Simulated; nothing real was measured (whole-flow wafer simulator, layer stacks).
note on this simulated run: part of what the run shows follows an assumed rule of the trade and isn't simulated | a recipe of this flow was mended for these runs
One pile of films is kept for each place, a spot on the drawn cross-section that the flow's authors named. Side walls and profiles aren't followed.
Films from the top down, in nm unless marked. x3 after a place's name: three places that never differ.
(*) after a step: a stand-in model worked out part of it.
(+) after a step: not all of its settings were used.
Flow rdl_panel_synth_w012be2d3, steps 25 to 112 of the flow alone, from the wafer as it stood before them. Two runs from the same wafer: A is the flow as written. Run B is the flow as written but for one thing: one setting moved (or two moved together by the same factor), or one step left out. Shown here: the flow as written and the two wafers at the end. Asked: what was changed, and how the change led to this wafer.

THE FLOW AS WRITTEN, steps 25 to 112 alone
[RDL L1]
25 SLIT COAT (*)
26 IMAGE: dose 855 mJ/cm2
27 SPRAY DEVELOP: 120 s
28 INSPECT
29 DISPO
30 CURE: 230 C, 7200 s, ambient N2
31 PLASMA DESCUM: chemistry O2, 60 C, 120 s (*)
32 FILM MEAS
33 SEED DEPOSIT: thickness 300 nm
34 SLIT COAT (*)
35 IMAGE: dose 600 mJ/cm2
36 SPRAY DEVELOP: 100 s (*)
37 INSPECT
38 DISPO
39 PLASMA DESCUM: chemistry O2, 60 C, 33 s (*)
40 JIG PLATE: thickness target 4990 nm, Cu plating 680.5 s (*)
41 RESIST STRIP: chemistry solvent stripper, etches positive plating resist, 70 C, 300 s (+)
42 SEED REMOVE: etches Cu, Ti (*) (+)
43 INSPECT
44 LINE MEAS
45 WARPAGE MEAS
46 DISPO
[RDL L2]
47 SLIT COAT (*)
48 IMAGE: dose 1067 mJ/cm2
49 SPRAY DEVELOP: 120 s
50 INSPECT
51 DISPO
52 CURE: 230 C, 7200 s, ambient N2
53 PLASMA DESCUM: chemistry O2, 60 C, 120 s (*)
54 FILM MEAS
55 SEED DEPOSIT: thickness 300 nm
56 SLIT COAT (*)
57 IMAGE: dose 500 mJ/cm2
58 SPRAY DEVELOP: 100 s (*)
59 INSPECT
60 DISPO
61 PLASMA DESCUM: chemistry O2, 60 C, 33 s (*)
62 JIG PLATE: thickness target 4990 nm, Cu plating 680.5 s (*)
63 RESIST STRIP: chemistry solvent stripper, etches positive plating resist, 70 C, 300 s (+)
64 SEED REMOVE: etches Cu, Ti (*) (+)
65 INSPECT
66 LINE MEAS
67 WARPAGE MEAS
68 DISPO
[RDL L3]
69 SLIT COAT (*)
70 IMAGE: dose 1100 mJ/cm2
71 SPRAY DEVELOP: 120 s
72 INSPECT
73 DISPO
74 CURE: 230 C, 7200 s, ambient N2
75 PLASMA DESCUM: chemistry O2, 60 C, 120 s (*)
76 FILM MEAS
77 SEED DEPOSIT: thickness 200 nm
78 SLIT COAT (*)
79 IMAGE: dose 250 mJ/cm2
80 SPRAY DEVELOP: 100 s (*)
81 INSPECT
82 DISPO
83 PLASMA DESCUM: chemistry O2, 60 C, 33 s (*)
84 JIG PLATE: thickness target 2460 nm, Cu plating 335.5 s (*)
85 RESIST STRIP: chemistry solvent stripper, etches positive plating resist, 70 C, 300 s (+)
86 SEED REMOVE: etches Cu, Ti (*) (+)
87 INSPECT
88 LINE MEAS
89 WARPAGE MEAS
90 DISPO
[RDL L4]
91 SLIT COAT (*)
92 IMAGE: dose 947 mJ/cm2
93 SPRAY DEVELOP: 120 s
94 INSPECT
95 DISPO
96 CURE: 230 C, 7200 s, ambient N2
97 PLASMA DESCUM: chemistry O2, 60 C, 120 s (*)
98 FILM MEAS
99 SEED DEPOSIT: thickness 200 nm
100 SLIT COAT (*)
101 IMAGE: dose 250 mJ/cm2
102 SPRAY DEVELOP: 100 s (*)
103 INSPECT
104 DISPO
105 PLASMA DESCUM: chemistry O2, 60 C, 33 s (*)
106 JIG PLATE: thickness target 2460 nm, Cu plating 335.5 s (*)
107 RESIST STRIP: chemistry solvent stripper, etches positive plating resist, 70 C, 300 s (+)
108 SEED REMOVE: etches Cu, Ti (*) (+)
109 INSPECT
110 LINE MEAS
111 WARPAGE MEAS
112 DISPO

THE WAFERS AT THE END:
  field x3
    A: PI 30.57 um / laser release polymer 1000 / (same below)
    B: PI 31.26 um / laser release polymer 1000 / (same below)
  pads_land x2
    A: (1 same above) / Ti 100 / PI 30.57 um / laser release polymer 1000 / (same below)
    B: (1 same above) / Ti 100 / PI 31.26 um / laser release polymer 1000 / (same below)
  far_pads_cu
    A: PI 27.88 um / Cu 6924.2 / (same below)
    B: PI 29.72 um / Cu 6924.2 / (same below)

The cause: step 40, JIG PLATE: Cu plating 1089 s was run, where the flow has Cu plating 680.5 s.

How the change led to this, step by step:
  40 JIG PLATE: thickness target 4990 nm, Cu plating 680.5 s (*)
      rdl_l1_cu, rdl_l1_land, rdl_l1_via, rdl_l1_rim, rdl_l2_land, rdl_l2_via: A Cu +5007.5 | B Cu +8013.5
  47 SLIT COAT (*)
      rdl_l2_cu, rdl_l2_space: A PI +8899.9 | B PI +10.42 um
      rdl_l1_space: A PI +9924.5 | B PI +11.29 um
      (and at 19 more places)
  56 SLIT COAT (*)
      rdl_l2_cu, rdl_l2_space: A ILINE-POS-THICK-GRADE-A +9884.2 (new film) | B ILINE-POS-THICK-GRADE-A +10.24 um (new film)
      far_pads_cu: A ILINE-POS-THICK-GRADE-A +9933.1 (new film) | B ILINE-POS-THICK-GRADE-A +10.26 um (new film)
      (and at 7 more places)
  58 SPRAY DEVELOP: 100 s (*)
      rdl_l2_cu: A ILINE-POS-THICK-GRADE-A -9884.2 (all of it) | B ILINE-POS-THICK-GRADE-A -10.24 um (all of it)
      rdl_l2_land: A ILINE-POS-THICK-GRADE-A -7416.3 (all of it) | B ILINE-POS-THICK-GRADE-A -7009.2 (all of it)
      (and at 1 more place)
  63 RESIST STRIP: chemistry solvent stripper, etches positive plating resist, 70 C, 300 s (+)
      far_pads_cu: A ILINE-POS-THICK-GRADE-A -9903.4 (all of it) | B ILINE-POS-THICK-GRADE-A -10.23 um (all of it)
      rdl_l1_cu: A ILINE-POS-THICK-GRADE-A -10.01 um (all of it) | B ILINE-POS-THICK-GRADE-A -9711.1 (all of it)
      (and at 5 more places)
  69 SLIT COAT (*)
      far_pads_cu: A PI +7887 | B PI +8189
      rdl_l1_cu: A PI +7912.4 | B PI +7615.4
      (and at 8 more places)
  78 SLIT COAT (*)
      far_pads_cu: A ILINE-POS-THICK-GRADE-A +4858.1 (new film) | B ILINE-POS-THICK-GRADE-A +4959.6 (new film)
      rdl_l1_land: A ILINE-POS-THICK-GRADE-A +4415.5 (new film) | B ILINE-POS-THICK-GRADE-A +4230.9 (new film)
      (and at 5 more places)
  85 RESIST STRIP: chemistry solvent stripper, etches positive plating resist, 70 C, 300 s (+)
      far_pads_cu: A ILINE-POS-THICK-GRADE-A -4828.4 (all of it) | B ILINE-POS-THICK-GRADE-A -4929.9 (all of it)
      rdl_l1_land: A ILINE-POS-THICK-GRADE-A -4385.8 (all of it) | B ILINE-POS-THICK-GRADE-A -4201.2 (all of it)
      (and at 5 more places)
  91 SLIT COAT (*)
      rdl_l1_land: A PI +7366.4 | B PI +7121.4
      rdl_l1_via: A PI +7590 | B PI +7230.3
      (and at 3 more places)
  100 SLIT COAT (*)
      rdl_l1_via: A ILINE-POS-THICK-GRADE-A +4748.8 (new film) | B ILINE-POS-THICK-GRADE-A +4577 (new film)
      rdl_l2_via: A ILINE-POS-THICK-GRADE-A +4724.8 (new film) | B ILINE-POS-THICK-GRADE-A +4620.3 (new film)
  107 RESIST STRIP: chemistry solvent stripper, etches positive plating resist, 70 C, 300 s (+)
      rdl_l1_via: A ILINE-POS-THICK-GRADE-A -4719.1 (all of it) | B ILINE-POS-THICK-GRADE-A -4547.3 (all of it)
      rdl_l2_via: A ILINE-POS-THICK-GRADE-A -4695.1 (all of it) | B ILINE-POS-THICK-GRADE-A -4590.6 (all of it)
